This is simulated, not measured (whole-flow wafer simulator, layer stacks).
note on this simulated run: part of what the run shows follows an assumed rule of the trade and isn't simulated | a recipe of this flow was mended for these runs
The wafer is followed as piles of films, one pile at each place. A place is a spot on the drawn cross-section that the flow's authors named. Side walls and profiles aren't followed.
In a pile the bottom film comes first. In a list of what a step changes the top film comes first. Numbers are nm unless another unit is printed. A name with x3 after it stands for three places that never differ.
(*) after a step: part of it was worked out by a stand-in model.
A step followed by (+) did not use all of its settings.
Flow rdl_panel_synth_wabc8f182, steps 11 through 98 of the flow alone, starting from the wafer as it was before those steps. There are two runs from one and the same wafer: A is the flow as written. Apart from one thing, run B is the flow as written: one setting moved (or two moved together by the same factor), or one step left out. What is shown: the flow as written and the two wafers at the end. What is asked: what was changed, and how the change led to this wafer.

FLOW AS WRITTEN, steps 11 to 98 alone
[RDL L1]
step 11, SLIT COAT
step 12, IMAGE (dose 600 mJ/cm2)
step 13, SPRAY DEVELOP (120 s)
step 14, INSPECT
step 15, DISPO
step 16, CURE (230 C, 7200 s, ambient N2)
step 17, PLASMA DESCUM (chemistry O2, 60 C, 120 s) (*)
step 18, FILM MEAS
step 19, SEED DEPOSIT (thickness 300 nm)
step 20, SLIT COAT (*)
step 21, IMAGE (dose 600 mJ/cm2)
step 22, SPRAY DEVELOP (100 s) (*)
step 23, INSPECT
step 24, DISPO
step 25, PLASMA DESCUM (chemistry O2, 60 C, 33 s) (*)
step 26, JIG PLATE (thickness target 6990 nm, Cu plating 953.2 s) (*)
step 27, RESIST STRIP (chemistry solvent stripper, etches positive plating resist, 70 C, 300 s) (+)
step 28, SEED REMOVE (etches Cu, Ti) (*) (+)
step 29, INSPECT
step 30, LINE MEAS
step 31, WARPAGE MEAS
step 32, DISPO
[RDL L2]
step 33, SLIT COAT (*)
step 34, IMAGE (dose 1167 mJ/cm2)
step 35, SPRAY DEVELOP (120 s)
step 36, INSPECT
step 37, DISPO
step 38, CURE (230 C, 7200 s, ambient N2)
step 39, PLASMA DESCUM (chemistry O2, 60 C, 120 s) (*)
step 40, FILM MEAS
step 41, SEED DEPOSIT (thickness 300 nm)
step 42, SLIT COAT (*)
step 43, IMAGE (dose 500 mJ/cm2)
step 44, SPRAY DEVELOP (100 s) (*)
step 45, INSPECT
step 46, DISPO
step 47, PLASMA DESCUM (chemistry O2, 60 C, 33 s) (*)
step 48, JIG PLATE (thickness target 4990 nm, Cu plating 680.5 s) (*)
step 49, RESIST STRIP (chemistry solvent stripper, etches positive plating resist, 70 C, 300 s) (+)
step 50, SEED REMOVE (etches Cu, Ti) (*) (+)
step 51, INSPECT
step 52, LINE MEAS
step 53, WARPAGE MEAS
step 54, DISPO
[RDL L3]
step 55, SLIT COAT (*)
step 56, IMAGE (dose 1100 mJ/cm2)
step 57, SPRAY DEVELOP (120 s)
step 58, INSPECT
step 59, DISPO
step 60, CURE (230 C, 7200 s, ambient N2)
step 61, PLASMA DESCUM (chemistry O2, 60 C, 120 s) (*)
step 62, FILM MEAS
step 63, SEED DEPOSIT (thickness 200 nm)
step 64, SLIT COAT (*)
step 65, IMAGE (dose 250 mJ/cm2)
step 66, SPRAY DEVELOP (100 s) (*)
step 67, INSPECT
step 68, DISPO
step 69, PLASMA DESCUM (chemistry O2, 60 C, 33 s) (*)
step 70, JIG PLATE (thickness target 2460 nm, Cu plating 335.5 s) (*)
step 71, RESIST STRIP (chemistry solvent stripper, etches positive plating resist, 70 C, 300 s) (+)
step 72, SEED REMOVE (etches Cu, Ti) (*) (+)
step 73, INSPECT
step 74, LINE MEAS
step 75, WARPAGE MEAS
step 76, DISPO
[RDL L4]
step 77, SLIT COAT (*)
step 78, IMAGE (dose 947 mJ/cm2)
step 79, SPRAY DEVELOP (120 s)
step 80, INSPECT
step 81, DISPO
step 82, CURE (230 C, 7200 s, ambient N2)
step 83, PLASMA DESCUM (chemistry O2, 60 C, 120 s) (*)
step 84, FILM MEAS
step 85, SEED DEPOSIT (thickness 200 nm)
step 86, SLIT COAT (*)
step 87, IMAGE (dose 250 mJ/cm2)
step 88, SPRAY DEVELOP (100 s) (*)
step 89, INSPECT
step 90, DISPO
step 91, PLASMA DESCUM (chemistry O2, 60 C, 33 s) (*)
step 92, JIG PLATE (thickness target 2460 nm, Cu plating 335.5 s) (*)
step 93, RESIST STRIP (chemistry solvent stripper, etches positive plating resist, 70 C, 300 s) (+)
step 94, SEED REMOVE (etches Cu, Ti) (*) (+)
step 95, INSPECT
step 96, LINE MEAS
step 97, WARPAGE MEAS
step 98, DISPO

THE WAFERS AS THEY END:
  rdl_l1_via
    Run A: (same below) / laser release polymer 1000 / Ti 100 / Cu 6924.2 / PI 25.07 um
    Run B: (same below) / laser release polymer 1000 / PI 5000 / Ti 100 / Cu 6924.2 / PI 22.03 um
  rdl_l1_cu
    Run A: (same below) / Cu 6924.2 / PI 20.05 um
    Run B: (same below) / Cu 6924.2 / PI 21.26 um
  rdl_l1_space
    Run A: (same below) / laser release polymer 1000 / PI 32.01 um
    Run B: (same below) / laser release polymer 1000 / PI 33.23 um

Cause: step 13, SPRAY DEVELOP: 120 s, was not run.

The path from the change to this, step by step:
  step 20, SLIT COAT (*)
      rdl_l1_cu: A +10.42 um ILINE-POS-THICK-GRADE-A (new film) | B +12 um ILINE-POS-THICK-GRADE-A (new film)
      rdl_l1_space: A +10.94 um ILINE-POS-THICK-GRADE-A (new film) | B +12 um ILINE-POS-THICK-GRADE-A (new film)
      (also at 1 further place)
  step 22, SPRAY DEVELOP (100 s) (*)
      rdl_l1_cu: A -10.42 um ILINE-POS-THICK-GRADE-A (all of it) | B -12 um ILINE-POS-THICK-GRADE-A (all of it)
      rdl_l1_via: A -13.83 um ILINE-POS-THICK-GRADE-A (all of it) | B -12 um ILINE-POS-THICK-GRADE-A (all of it)
  step 27, RESIST STRIP (chemistry solvent stripper, etches positive plating resist, 70 C, 300 s) (+)
      rdl_l1_space: A -10.91 um ILINE-POS-THICK-GRADE-A (all of it) | B -11.97 um ILINE-POS-THICK-GRADE-A (all of it)
  step 33, SLIT COAT (*)
      rdl_l1_cu: A +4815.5 PI (new film) | B +5406.8 PI (new film)
      rdl_l1_space: A +10.38 um PI | B +10.99 um PI
      (also at 1 further place)
  step 42, SLIT COAT (*)
      rdl_l1_via: A +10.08 um ILINE-POS-THICK-GRADE-A (new film) | B +9151.1 ILINE-POS-THICK-GRADE-A (new film)
      rdl_l1_cu: A +9269.6 ILINE-POS-THICK-GRADE-A (new film) | B +9750.6 ILINE-POS-THICK-GRADE-A (new film)
      (also at 1 further place)
  step 49, RESIST STRIP (chemistry solvent stripper, etches positive plating resist, 70 C, 300 s) (+)
      rdl_l1_via: A -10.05 um ILINE-POS-THICK-GRADE-A (all of it) | B -9121.4 ILINE-POS-THICK-GRADE-A (all of it)
      rdl_l1_cu: A -9239.9 ILINE-POS-THICK-GRADE-A (all of it) | B -9720.9 ILINE-POS-THICK-GRADE-A (all of it)
      (also at 1 further place)
  step 55, SLIT COAT (*)
      rdl_l1_cu: A +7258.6 PI | B +7654.9 PI
      rdl_l1_space: A +8409.5 PI | B +8803.7 PI
      (also at 1 further place)
  step 64, SLIT COAT (*)
      rdl_l1_cu: A +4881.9 ILINE-POS-THICK-GRADE-A (new film) | B +5125.2 ILINE-POS-THICK-GRADE-A (new film)
      rdl_l1_space: A +5109.9 ILINE-POS-THICK-GRADE-A (new film) | B +5345.3 ILINE-POS-THICK-GRADE-A (new film)
      (also at 1 further place)
  step 71, RESIST STRIP (chemistry solvent stripper, etches positive plating resist, 70 C, 300 s) (+)
      rdl_l1_cu: A -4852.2 ILINE-POS-THICK-GRADE-A (all of it) | B -5095.5 ILINE-POS-THICK-GRADE-A (all of it)
      rdl_l1_space: A -5080.2 ILINE-POS-THICK-GRADE-A (all of it) | B -5315.6 ILINE-POS-THICK-GRADE-A (all of it)
      (also at 1 further place)
  step 77, SLIT COAT (*)
      rdl_l1_cu: A +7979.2 PI | B +8197.8 PI
      rdl_l1_space: A +8225.4 PI | B +8435.5 PI
      (also at 1 further place)
  step 86, SLIT COAT (*)
      rdl_l1_cu: A +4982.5 ILINE-POS-THICK-GRADE-A (new film) | B +5114.4 ILINE-POS-THICK-GRADE-A (new film)
      rdl_l1_space: A +5029.9 ILINE-POS-THICK-GRADE-A (new film) | B +5155.1 ILINE-POS-THICK-GRADE-A (new film)
      (also at 1 further place)
  step 93, RESIST STRIP (chemistry solvent stripper, etches positive plating resist, 70 C, 300 s) (+)
      rdl_l1_cu: A -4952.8 ILINE-POS-THICK-GRADE-A (all of it) | B -5084.7 ILINE-POS-THICK-GRADE-A (all of it)
      rdl_l1_space: A -5000.2 ILINE-POS-THICK-GRADE-A (all of it) | B -5125.4 ILINE-POS-THICK-GRADE-A (all of it)
      (also at 1 further place)
